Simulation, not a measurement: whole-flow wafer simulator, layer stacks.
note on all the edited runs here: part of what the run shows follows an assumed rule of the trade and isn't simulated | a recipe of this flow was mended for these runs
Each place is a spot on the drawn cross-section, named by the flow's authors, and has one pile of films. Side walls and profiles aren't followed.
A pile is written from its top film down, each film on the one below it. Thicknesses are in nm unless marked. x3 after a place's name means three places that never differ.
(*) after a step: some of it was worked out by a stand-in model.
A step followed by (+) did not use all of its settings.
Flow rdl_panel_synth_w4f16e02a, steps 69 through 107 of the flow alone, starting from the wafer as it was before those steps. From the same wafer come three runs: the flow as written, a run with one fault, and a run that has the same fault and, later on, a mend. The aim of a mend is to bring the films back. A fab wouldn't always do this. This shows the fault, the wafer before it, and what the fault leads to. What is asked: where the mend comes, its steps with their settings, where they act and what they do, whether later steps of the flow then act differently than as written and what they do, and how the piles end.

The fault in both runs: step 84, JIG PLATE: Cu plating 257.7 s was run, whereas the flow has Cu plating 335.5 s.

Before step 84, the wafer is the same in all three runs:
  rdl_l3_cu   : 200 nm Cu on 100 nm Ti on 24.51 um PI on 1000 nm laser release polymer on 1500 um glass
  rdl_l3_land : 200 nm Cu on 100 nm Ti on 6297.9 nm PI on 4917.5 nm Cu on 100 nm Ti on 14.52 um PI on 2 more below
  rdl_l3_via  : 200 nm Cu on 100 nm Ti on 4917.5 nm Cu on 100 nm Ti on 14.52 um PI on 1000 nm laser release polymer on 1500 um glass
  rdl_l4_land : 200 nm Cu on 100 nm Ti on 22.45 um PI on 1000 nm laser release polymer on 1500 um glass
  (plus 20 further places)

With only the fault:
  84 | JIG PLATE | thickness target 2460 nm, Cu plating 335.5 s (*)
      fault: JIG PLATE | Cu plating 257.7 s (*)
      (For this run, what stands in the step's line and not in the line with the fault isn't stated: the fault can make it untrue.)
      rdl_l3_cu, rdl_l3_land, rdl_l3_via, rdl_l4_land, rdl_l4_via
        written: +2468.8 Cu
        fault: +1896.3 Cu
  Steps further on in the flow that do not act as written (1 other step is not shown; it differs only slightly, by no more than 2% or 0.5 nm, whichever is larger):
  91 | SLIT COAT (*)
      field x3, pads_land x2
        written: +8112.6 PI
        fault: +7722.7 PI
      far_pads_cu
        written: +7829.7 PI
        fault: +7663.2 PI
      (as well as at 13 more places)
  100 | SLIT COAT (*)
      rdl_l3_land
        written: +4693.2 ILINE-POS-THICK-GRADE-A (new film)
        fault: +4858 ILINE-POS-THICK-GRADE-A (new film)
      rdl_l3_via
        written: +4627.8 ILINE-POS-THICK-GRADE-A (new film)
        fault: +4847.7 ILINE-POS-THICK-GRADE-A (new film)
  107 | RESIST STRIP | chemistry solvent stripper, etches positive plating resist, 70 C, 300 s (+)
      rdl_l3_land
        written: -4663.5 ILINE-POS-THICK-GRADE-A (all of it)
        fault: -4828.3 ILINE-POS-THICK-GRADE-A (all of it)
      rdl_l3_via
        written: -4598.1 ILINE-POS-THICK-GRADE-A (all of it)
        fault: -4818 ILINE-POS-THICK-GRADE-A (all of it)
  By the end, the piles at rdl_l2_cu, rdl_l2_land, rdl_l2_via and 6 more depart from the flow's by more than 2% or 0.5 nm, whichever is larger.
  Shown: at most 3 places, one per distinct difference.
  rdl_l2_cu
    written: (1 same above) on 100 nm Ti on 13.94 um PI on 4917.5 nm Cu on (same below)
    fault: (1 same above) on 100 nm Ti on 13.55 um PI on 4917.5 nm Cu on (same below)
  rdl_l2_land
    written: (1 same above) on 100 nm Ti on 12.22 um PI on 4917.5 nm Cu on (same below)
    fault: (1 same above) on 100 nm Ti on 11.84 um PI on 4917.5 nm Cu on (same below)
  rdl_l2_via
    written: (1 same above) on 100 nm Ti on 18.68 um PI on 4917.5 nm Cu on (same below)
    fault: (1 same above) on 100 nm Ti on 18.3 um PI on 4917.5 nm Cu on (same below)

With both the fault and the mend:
  The mend follows step 84.
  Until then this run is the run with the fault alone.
  84a | JIG PLATE | Cu plating 77.84 s (*) (the flow's step 84, run once more with other settings)
      rdl_l3_cu, rdl_l3_land, rdl_l3_via, rdl_l4_land, rdl_l4_via
        +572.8 Cu
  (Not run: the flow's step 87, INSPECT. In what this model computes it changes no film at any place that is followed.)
  Later steps of the flow that are run all act as written at every place that is followed, up to a difference of at most 2% or 0.5 nm, whichever is larger.
  When the end is reached, the piles differ only a little from the flow's at the places that both follow, at most by 2% or 0.5 nm, whichever is larger.
